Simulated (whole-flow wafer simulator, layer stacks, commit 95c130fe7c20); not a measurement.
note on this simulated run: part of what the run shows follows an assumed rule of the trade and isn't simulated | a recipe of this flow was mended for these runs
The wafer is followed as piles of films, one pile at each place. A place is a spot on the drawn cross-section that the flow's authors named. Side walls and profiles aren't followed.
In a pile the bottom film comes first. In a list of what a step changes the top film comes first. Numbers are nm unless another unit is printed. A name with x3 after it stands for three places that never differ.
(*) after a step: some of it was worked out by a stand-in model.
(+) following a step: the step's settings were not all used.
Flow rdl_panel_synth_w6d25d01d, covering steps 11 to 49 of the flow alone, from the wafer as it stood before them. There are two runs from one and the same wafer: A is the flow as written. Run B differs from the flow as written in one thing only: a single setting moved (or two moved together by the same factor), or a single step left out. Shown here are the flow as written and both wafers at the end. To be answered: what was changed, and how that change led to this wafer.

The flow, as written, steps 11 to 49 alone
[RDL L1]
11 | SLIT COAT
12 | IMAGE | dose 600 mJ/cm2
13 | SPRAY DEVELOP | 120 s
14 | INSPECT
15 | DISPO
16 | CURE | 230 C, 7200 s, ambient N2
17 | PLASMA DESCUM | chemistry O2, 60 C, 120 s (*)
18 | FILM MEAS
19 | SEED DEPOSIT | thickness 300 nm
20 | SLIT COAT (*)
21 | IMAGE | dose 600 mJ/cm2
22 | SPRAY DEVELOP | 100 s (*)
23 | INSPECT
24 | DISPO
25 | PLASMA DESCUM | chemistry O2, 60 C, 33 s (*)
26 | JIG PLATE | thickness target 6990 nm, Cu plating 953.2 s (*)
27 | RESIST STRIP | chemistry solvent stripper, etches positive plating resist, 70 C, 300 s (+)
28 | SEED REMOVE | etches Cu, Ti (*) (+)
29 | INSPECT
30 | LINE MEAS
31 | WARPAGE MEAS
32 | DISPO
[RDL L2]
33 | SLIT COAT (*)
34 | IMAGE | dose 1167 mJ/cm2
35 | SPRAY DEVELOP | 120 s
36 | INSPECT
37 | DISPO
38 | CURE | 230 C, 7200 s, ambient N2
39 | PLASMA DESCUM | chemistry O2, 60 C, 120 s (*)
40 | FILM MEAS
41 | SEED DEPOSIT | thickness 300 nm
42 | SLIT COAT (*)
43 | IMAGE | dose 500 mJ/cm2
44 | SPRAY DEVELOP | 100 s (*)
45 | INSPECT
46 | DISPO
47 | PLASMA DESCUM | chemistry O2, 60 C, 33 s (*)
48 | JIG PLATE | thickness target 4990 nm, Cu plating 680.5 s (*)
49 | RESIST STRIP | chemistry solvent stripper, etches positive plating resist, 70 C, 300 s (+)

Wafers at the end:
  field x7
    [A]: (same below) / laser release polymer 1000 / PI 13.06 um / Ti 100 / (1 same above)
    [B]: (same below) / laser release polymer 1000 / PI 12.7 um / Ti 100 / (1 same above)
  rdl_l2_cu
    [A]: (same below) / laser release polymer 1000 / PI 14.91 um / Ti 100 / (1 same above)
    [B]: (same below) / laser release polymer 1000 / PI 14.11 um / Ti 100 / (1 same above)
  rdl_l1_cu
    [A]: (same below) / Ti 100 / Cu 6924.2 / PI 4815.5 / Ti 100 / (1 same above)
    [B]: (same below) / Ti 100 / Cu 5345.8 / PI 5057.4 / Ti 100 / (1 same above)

What caused this: step 26, JIG PLATE: Cu plating 738.7 s was run, while the flow as written has Cu plating 953.2 s.

The path from the change to this, step by step:
  26 | JIG PLATE | thickness target 6990 nm, Cu plating 953.2 s (*)
      rdl_l1_cu, rdl_l1_via, rdl_l1_rim, rdl_l2_land, rdl_l2_via: A +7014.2 Cu | B +5435.8 Cu
  33 | SLIT COAT (*)
      rdl_l1_space: A +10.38 um PI | B +9308.6 PI
      field x7, rdl_l2_rim x3: A +8062.5 PI | B +7698.4 PI
      (also at 5 further places)
  42 | SLIT COAT (*)
      rdl_l2_cu, rdl_l2_space: A +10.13 um ILINE-POS-THICK-GRADE-A (new film) | B +9937.6 ILINE-POS-THICK-GRADE-A (new film)
      rdl_l1_space: A +10.52 um ILINE-POS-THICK-GRADE-A (new film) | B +10.3 um ILINE-POS-THICK-GRADE-A (new film)
      (also at 3 further places)
  44 | SPRAY DEVELOP | 100 s (*)
      rdl_l2_cu: A -10.13 um ILINE-POS-THICK-GRADE-A (all of it) | B -9937.6 ILINE-POS-THICK-GRADE-A (all of it)
      rdl_l2_land: A -7139.5 ILINE-POS-THICK-GRADE-A (all of it) | B -7355.5 ILINE-POS-THICK-GRADE-A (all of it)
      (also at 1 further place)
  49 | RESIST STRIP | chemistry solvent stripper, etches positive plating resist, 70 C, 300 s (+)
      rdl_l2_space: A -10.1 um ILINE-POS-THICK-GRADE-A (all of it) | B -9907.9 ILINE-POS-THICK-GRADE-A (all of it)
      rdl_l1_space: A -10.49 um ILINE-POS-THICK-GRADE-A (all of it) | B -10.27 um ILINE-POS-THICK-GRADE-A (all of it)
      (also at 1 further place)
